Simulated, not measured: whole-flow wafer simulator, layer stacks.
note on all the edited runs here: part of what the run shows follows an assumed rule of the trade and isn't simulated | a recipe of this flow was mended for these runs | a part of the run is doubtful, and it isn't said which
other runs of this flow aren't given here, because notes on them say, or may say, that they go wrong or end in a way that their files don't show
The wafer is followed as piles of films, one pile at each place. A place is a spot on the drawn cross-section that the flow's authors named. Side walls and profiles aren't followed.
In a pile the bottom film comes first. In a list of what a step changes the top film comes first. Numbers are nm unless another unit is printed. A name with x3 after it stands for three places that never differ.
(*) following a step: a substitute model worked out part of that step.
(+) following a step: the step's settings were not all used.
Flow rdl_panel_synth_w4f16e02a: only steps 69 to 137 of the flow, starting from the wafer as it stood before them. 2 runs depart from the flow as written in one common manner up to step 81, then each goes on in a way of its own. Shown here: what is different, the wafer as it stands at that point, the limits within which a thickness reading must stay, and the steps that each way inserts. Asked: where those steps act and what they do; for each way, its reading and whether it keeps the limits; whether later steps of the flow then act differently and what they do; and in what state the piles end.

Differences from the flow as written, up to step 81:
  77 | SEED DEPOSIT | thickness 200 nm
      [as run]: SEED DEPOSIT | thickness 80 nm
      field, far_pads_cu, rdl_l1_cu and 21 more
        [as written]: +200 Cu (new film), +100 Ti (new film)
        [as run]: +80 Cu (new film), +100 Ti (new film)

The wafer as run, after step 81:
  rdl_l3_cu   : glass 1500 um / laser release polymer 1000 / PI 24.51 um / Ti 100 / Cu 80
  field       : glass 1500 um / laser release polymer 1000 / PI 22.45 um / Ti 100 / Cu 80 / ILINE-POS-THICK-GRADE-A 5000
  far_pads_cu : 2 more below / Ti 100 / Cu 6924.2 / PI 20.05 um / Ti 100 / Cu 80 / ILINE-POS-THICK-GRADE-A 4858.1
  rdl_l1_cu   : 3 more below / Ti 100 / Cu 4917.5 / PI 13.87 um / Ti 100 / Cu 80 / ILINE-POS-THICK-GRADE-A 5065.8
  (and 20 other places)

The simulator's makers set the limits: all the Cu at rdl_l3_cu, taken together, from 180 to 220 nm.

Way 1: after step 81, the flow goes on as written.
  After step 81, the reading is 80 nm, outside the limits.
  Steps further on in the flow that do not act as written (not shown: 3 more steps that differ only slightly, by at most 2% or 0.5 nm, whichever is larger):
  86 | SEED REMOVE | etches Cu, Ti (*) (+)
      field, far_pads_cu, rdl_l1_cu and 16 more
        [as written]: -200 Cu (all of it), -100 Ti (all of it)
        [this way]: -80 Cu (all of it), -100 Ti (all of it)
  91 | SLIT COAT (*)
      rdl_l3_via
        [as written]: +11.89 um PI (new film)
        [this way]: +11.88 um PI (new film)
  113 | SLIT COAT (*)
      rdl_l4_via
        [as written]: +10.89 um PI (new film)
        [this way]: +10.9 um PI (new film)
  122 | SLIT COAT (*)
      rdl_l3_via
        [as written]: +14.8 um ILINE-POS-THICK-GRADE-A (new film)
        [this way]: +14.81 um ILINE-POS-THICK-GRADE-A (new film)
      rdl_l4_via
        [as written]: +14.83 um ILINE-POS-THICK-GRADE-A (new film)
        [this way]: +14.84 um ILINE-POS-THICK-GRADE-A (new film)
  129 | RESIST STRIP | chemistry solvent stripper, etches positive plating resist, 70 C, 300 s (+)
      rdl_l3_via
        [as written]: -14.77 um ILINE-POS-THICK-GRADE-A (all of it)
        [this way]: -14.78 um ILINE-POS-THICK-GRADE-A (all of it)
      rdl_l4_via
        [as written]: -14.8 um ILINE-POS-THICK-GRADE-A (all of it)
        [this way]: -14.81 um ILINE-POS-THICK-GRADE-A (all of it)
  At rdl_l3_cu, rdl_l3_land, rdl_l3_via, rdl_l4_land, rdl_l4_via, the piles at the end differ from the flow's by more than 2% or 0.5 nm, whichever is larger.
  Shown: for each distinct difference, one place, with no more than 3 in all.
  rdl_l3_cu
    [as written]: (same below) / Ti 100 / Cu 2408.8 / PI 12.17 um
    [this way]: (same below) / Ti 100 / Cu 2288.8 / PI 12.19 um
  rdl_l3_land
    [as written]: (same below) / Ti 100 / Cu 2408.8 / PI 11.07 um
    [this way]: (same below) / Ti 100 / Cu 2288.8 / PI 11.08 um
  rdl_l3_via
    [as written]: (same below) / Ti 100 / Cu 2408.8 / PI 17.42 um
    [this way]: (same below) / Ti 100 / Cu 2288.8 / PI 17.43 um

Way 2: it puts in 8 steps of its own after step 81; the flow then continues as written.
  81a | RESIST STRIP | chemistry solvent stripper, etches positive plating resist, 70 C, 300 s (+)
      field, rdl_l4_cu, rdl_l4_space, pads_cu, pads_space, pads_land, pads_via
        -5000 ILINE-POS-THICK-GRADE-A (all of it)
      far_pads_cu
        -4858.1 ILINE-POS-THICK-GRADE-A (all of it)
      rdl_l1_cu
        -5065.8 ILINE-POS-THICK-GRADE-A (all of it)
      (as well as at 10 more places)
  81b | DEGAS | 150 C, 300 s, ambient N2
      does not change any film at any place that is followed
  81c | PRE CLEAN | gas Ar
      does not change any film at any place that is followed
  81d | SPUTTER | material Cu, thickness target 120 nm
      field, far_pads_cu, rdl_l1_cu and 21 more
        +120 Cu
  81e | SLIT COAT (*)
      field, rdl_l4_cu, rdl_l4_space and 6 more
        +5000 ILINE-POS-THICK-GRADE-A (new film)
      rdl_l3_cu, rdl_l3_space
        +4624.3 ILINE-POS-THICK-GRADE-A (new film)
      far_pads_cu
        +4858.1 ILINE-POS-THICK-GRADE-A (new film)
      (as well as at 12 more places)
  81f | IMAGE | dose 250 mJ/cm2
      does not change any film at any place that is followed
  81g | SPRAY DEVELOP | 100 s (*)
      rdl_l4_land, rdl_l4_via
        -5000 ILINE-POS-THICK-GRADE-A (all of it)
      rdl_l3_cu
        -4624.3 ILINE-POS-THICK-GRADE-A (all of it)
      rdl_l3_land
        -2880.1 ILINE-POS-THICK-GRADE-A (all of it)
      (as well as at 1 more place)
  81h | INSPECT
      does not change any film at any place that is followed
  After step 81h, the reading is 200 nm, within the limits.
  Every later step of the flow that is run acts as written at every place that is followed.
  By the end, the piles equal the flow's at every place that both follow.

Keeping within the limits: way 2. Outside them: way 1.
